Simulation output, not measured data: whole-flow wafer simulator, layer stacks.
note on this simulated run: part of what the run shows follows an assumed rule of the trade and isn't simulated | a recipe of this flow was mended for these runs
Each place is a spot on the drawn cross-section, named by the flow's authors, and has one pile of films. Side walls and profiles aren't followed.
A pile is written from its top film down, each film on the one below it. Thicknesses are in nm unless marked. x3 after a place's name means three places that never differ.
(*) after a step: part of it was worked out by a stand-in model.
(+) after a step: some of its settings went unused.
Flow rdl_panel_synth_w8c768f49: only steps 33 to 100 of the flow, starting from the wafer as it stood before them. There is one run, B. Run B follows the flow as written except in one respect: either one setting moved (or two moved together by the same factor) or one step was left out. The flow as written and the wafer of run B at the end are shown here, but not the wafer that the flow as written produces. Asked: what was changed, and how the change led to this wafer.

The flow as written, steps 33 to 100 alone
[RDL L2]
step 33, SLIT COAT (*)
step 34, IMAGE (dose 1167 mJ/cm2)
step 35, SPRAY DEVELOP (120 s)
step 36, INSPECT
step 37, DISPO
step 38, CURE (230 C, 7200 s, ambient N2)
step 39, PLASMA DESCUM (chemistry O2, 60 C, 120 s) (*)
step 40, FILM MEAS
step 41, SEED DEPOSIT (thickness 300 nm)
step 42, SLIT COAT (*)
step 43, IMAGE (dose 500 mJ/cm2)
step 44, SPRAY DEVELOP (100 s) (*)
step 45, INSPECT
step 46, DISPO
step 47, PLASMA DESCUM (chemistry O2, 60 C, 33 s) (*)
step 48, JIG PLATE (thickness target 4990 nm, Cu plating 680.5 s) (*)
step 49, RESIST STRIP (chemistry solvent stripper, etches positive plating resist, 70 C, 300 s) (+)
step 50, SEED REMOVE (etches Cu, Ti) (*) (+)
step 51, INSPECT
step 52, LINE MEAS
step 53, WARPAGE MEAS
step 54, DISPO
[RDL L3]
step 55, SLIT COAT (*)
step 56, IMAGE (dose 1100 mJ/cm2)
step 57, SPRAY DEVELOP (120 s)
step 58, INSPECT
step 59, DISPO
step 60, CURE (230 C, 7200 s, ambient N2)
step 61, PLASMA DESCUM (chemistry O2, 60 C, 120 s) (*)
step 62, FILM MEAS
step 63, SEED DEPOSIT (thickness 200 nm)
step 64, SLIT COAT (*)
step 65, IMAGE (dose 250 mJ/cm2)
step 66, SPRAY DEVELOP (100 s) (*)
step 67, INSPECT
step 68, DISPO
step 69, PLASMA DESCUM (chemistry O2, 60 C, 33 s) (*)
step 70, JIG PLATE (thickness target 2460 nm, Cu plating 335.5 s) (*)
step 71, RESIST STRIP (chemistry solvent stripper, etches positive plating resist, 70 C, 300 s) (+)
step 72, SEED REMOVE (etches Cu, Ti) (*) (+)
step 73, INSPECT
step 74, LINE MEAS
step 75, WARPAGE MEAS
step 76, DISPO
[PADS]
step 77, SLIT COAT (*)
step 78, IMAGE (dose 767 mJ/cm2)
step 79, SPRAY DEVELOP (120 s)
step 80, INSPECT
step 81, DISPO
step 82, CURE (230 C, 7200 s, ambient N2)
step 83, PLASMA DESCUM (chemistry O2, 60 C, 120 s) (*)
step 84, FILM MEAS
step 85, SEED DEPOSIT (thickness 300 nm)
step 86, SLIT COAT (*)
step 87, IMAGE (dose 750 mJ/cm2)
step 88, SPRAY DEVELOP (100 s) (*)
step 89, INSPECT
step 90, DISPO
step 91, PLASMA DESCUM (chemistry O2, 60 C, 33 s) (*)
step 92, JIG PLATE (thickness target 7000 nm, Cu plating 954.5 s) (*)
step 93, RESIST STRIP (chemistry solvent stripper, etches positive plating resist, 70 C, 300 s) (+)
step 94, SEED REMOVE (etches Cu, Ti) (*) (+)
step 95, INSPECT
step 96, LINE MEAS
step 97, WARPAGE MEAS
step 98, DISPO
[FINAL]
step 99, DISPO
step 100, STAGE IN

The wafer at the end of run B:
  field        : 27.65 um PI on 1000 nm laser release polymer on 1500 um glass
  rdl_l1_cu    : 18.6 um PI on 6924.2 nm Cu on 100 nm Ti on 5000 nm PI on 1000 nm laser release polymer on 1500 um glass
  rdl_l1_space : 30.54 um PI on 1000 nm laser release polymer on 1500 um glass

What caused this: step 48, JIG PLATE: Cu plating 986.7 s was run, though the flow has Cu plating 680.5 s.

How this came from the change, step by step:
  step 48, JIG PLATE (thickness target 4990 nm, Cu plating 680.5 s) (*)
      rdl_l2_cu, rdl_l2_land, rdl_l2_via, rdl_l2_rim, rdl_l3_land, rdl_l3_via: +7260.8 Cu (it would be, as written: +5007.5 Cu)
  step 55, SLIT COAT (*)
      rdl_l3_cu, rdl_l3_space: +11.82 um PI (it would be, as written: +9998.1 PI)
      rdl_l1_rim: +11 um PI (it would be, as written: +9173.5 PI)
      (also at 12 further places)
  step 64, SLIT COAT (*)
      rdl_l3_cu, rdl_l3_space: +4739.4 ILINE-POS-THICK-GRADE-A (new film) (it would be, as written: +4624.3 ILINE-POS-THICK-GRADE-A (new film))
      rdl_l2_space: +5800.7 ILINE-POS-THICK-GRADE-A (new film) (it would be, as written: +5624.6 ILINE-POS-THICK-GRADE-A (new film))
      (also at 4 further places)
  step 66, SPRAY DEVELOP (100 s) (*)
      rdl_l3_cu: -4739.4 ILINE-POS-THICK-GRADE-A (all of it) (it would be, as written: -4624.3 ILINE-POS-THICK-GRADE-A (all of it))
      rdl_l3_land: -2773.1 ILINE-POS-THICK-GRADE-A (all of it) (it would be, as written: -2880.1 ILINE-POS-THICK-GRADE-A (all of it))
  step 71, RESIST STRIP (chemistry solvent stripper, etches positive plating resist, 70 C, 300 s) (+)
      rdl_l2_space: -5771 ILINE-POS-THICK-GRADE-A (all of it) (it would be, as written: -5594.9 ILINE-POS-THICK-GRADE-A (all of it))
      rdl_l1_rim: -5247.8 ILINE-POS-THICK-GRADE-A (all of it) (it would be, as written: -5047.8 ILINE-POS-THICK-GRADE-A (all of it))
      (also at 3 further places)
  step 77, SLIT COAT (*)
      rdl_l2_space: +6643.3 PI (it would be, as written: +6474.9 PI)
      rdl_l1_rim: +6158.6 PI (it would be, as written: +5965.6 PI)
      (also at 5 further places)
  step 86, SLIT COAT (*)
      rdl_l1_cu: +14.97 um ILINE-POS-THICK-GRADE-A (new film) (it would be, as written: +14.96 um ILINE-POS-THICK-GRADE-A (new film))
      rdl_l1_space: +15.04 um ILINE-POS-THICK-GRADE-A (new film) (it would be, as written: +15.05 um ILINE-POS-THICK-GRADE-A (new film))
      (also at 10 further places)
  step 93, RESIST STRIP (chemistry solvent stripper, etches positive plating resist, 70 C, 300 s) (+)
      rdl_l1_cu: -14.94 um ILINE-POS-THICK-GRADE-A (all of it) (it would be, as written: -14.93 um ILINE-POS-THICK-GRADE-A (all of it))
      rdl_l1_space: -15.01 um ILINE-POS-THICK-GRADE-A (all of it) (it would be, as written: -15.02 um ILINE-POS-THICK-GRADE-A (all of it))
      (also at 10 further places)
